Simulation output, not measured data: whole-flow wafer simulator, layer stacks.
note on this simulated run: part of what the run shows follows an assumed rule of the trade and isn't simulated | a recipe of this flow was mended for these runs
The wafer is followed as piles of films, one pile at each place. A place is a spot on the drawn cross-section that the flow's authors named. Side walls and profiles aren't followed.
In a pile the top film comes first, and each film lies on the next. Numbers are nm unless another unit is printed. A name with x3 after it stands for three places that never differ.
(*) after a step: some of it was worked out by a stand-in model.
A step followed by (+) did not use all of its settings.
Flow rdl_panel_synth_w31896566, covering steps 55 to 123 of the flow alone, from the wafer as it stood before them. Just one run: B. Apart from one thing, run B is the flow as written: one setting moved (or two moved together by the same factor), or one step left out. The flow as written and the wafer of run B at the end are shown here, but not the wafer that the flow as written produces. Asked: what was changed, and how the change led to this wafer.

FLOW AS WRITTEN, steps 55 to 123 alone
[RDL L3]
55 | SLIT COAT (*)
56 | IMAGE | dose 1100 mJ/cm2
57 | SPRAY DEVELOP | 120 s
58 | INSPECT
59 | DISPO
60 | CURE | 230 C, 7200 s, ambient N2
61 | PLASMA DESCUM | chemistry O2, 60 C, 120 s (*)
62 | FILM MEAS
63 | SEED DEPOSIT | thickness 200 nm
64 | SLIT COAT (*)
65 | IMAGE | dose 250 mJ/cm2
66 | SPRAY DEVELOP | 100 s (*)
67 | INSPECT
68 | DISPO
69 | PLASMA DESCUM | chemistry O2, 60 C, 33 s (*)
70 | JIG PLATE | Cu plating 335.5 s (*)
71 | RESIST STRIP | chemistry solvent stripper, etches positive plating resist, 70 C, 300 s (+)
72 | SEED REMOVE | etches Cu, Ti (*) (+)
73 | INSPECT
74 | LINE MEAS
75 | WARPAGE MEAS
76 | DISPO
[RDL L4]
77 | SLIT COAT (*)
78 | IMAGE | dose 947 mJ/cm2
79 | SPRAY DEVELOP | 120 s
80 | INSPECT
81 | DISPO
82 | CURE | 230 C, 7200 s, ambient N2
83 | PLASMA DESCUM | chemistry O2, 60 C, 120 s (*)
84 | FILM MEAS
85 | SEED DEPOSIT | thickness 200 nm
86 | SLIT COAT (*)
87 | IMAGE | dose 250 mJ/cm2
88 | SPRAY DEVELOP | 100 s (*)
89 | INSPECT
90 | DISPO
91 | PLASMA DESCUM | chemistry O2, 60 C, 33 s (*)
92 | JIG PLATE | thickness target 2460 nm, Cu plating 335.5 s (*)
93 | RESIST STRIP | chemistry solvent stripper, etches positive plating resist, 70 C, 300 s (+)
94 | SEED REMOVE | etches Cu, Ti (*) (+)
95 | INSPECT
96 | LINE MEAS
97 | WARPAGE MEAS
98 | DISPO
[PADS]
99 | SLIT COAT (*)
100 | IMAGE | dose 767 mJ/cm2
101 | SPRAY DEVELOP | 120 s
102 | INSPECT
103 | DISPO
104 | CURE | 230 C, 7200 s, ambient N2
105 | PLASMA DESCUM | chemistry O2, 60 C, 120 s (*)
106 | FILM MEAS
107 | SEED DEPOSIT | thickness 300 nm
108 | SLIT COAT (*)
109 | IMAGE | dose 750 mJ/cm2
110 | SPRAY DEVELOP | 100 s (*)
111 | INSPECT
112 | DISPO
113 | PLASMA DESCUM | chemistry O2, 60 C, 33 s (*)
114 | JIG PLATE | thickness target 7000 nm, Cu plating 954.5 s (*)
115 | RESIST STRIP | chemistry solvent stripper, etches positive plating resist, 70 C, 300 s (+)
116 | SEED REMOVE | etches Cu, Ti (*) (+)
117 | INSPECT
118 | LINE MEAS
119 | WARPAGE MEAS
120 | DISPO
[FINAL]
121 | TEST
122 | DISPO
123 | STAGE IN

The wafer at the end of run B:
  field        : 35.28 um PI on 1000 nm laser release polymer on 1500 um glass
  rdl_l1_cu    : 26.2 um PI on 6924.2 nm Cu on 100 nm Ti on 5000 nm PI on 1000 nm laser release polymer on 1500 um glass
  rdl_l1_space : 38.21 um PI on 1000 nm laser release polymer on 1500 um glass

The reason: step 70, JIG PLATE: Cu plating 389.2 s was run, though the flow has Cu plating 335.5 s.

Step by step, how the change led to this:
  70 | JIG PLATE | Cu plating 335.5 s (*)
      rdl_l3_cu, rdl_l3_land, rdl_l3_via, rdl_l4_land, rdl_l4_via: +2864 Cu (it would be, as written: +2468.8 Cu)
  77 | SLIT COAT (*)
      field, pads_cu, pads_space, pads_land, pads_via: +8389 PI (it would be, as written: +8112.6 PI)
      rdl_l1_cu: +8254.2 PI (it would be, as written: +7979.2 PI)
      (as well as at 12 more places)
  99 | SLIT COAT (*)
      rdl_l4_via: +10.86 um PI (new film) (it would be, as written: +10.89 um PI (new film))
  108 | SLIT COAT (*)
      rdl_l4_cu, rdl_l4_space: +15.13 um ILINE-POS-THICK-GRADE-A (new film) (it would be, as written: +15.12 um ILINE-POS-THICK-GRADE-A (new film))
      rdl_l2_via: +14.77 um ILINE-POS-THICK-GRADE-A (new film) (it would be, as written: +14.76 um ILINE-POS-THICK-GRADE-A (new film))
      (as well as at 7 more places)
  115 | RESIST STRIP | chemistry solvent stripper, etches positive plating resist, 70 C, 300 s (+)
      rdl_l4_cu, rdl_l4_space: -15.1 um ILINE-POS-THICK-GRADE-A (all of it) (it would be, as written: -15.09 um ILINE-POS-THICK-GRADE-A (all of it))
      rdl_l2_via: -14.74 um ILINE-POS-THICK-GRADE-A (all of it) (it would be, as written: -14.73 um ILINE-POS-THICK-GRADE-A (all of it))
      (as well as at 7 more places)
